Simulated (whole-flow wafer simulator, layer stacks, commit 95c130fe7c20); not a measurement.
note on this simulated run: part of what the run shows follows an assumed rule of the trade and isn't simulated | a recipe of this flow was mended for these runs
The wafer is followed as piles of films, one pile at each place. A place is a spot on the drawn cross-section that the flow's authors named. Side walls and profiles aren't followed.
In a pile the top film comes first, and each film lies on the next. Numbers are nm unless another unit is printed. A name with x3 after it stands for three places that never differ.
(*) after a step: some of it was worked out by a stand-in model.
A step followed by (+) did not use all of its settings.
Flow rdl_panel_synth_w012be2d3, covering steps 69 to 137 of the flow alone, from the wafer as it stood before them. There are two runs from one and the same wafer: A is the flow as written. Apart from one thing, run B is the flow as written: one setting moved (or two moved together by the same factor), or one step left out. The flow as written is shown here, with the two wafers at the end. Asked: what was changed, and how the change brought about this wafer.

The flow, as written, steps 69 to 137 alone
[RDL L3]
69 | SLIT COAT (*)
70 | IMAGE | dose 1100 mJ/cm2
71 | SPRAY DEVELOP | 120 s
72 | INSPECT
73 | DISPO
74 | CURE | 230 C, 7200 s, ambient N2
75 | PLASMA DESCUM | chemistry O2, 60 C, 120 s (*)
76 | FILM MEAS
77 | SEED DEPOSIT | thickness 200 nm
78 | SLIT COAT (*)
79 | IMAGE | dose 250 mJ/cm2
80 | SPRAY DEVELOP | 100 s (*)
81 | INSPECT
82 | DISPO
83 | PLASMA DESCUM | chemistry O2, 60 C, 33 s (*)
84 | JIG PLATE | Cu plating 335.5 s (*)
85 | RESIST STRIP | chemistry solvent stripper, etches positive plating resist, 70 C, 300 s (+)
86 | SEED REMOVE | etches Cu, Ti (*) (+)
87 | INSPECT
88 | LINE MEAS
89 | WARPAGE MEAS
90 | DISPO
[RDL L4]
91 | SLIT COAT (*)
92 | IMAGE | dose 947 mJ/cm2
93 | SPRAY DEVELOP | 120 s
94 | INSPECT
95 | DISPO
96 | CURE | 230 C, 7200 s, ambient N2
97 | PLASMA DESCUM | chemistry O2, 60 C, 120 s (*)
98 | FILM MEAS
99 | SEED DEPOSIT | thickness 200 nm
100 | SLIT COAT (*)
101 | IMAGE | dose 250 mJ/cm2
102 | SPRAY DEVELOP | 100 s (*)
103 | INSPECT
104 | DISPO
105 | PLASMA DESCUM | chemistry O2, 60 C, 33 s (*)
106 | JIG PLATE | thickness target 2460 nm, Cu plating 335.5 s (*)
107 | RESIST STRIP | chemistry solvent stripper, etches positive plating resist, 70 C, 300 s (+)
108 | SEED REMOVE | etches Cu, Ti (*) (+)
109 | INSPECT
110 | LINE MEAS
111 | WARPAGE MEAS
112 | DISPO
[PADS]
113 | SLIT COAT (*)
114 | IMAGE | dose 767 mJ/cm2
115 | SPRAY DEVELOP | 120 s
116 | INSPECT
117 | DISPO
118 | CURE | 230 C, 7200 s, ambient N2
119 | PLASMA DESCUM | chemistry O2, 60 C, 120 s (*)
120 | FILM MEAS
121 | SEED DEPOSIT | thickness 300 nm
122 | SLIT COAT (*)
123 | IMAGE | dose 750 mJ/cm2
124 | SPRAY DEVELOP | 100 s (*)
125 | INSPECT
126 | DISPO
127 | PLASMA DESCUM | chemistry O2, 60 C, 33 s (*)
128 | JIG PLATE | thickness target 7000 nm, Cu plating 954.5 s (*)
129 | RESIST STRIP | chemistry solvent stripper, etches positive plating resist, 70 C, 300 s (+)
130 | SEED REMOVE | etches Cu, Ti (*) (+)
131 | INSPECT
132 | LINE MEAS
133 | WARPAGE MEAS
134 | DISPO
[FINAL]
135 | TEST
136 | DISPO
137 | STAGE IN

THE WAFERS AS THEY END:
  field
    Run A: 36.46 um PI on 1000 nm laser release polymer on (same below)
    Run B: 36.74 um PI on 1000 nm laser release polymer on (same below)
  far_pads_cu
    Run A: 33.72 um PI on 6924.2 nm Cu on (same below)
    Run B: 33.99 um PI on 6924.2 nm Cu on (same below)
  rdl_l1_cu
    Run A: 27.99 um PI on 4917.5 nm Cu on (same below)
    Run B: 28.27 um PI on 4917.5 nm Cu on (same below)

What caused this: step 84, JIG PLATE: Cu plating 389.2 s was run, whereas the flow has Cu plating 335.5 s.

The path from the change to this, step by step:
  84 | JIG PLATE | Cu plating 335.5 s (*)
      rdl_l3_cu, rdl_l3_land, rdl_l3_via, rdl_l4_land, rdl_l4_via: A Cu gains 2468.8 | B Cu gains 2864
  91 | SLIT COAT (*)
      field, pads_cu, pads_space, pads_land, pads_via: A PI gains 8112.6 | B PI gains 8389
      far_pads_cu: A PI gains 7829.7 | B PI gains 8103.4
      (and at 14 other places as well)
  113 | SLIT COAT (*)
      rdl_l4_via: A PI gains 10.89 um (new film) | B PI gains 10.86 um (new film)
  122 | SLIT COAT (*)
      rdl_l4_cu, rdl_l4_space: A ILINE-POS-THICK-GRADE-A gains 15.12 um (new film) | B ILINE-POS-THICK-GRADE-A gains 15.13 um (new film)
      rdl_l3_cu: A ILINE-POS-THICK-GRADE-A gains 15.04 um (new film) | B ILINE-POS-THICK-GRADE-A gains 15.05 um (new film)
      (and at 6 other places as well)
  129 | RESIST STRIP | chemistry solvent stripper, etches positive plating resist, 70 C, 300 s (+)
      rdl_l4_cu, rdl_l4_space: A ILINE-POS-THICK-GRADE-A loses 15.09 um (all of it) | B ILINE-POS-THICK-GRADE-A loses 15.1 um (all of it)
      rdl_l3_cu: A ILINE-POS-THICK-GRADE-A loses 15.01 um (all of it) | B ILINE-POS-THICK-GRADE-A loses 15.02 um (all of it)
      (and at 6 other places as well)
